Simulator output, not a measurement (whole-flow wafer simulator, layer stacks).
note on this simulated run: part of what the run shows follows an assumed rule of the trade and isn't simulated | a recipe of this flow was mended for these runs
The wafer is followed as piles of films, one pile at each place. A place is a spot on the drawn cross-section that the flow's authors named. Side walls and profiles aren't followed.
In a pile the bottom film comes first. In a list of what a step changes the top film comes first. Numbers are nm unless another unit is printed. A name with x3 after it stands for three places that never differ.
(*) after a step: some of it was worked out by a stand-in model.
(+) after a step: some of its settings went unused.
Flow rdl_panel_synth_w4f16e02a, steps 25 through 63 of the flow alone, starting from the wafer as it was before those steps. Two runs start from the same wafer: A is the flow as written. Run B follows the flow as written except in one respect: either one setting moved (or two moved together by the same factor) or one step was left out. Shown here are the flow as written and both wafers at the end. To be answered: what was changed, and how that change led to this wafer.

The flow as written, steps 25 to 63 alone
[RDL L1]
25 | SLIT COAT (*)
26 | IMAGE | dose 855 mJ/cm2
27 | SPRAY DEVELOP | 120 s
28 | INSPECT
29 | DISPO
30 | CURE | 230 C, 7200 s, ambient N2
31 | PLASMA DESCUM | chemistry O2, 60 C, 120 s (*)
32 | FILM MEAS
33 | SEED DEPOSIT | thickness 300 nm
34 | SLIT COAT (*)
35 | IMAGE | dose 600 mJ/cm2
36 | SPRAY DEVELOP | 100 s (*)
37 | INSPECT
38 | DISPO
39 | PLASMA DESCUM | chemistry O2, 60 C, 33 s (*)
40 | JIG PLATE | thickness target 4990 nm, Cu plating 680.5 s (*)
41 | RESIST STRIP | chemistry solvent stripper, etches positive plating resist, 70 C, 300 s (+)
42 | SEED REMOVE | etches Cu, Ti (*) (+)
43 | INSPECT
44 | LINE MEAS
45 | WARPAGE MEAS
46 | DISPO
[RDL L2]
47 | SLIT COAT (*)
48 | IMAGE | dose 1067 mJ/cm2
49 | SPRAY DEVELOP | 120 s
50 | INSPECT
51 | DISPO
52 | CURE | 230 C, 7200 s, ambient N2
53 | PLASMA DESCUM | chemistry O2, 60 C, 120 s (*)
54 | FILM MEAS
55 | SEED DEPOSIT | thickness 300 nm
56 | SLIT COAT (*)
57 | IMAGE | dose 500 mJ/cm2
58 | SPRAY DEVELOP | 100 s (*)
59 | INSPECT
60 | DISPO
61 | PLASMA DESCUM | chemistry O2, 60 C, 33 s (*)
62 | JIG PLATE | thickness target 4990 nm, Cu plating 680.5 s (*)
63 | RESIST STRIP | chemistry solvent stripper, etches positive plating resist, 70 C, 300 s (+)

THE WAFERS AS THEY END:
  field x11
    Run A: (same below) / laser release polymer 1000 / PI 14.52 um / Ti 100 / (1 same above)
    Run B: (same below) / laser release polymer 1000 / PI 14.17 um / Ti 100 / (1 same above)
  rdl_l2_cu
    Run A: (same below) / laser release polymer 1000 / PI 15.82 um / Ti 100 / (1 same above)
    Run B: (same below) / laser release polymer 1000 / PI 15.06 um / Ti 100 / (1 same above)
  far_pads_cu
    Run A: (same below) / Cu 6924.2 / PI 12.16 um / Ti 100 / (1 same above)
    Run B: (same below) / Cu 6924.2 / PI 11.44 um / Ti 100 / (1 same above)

Cause: step 40, JIG PLATE: Cu plating 472.3 s was run, though the flow has Cu plating 680.5 s.

Step by step, how the change led to this:
  40 | JIG PLATE | thickness target 4990 nm, Cu plating 680.5 s (*)
      rdl_l1_cu, rdl_l1_land, rdl_l1_via, rdl_l1_rim, rdl_l2_land, rdl_l2_via: A +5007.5 Cu | B +3475.5 Cu
  47 | SLIT COAT (*)
      field x11, rdl_l2_rim x3: A +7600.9 PI | B +7256.9 PI
      rdl_l2_cu, rdl_l2_space: A +8899.9 PI | B +8149.4 PI
      (also at 5 further places)
  56 | SLIT COAT (*)
      rdl_l2_cu, rdl_l2_space: A +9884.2 ILINE-POS-THICK-GRADE-A (new film) | B +9686.4 ILINE-POS-THICK-GRADE-A (new film)
      rdl_l1_cu: A +10.04 um ILINE-POS-THICK-GRADE-A (new film) | B +10.17 um ILINE-POS-THICK-GRADE-A (new film)
      (also at 5 further places)
  58 | SPRAY DEVELOP | 100 s (*)
      rdl_l2_cu: A -9884.2 ILINE-POS-THICK-GRADE-A (all of it) | B -9686.4 ILINE-POS-THICK-GRADE-A (all of it)
      rdl_l2_land: A -7416.3 ILINE-POS-THICK-GRADE-A (all of it) | B -7641.6 ILINE-POS-THICK-GRADE-A (all of it)
      (also at 1 further place)
  63 | RESIST STRIP | chemistry solvent stripper, etches positive plating resist, 70 C, 300 s (+)
      rdl_l1_cu: A -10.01 um ILINE-POS-THICK-GRADE-A (all of it) | B -10.14 um ILINE-POS-THICK-GRADE-A (all of it)
      rdl_l1_space: A -10.99 um ILINE-POS-THICK-GRADE-A (all of it) | B -10.85 um ILINE-POS-THICK-GRADE-A (all of it)
      (also at 3 further places)
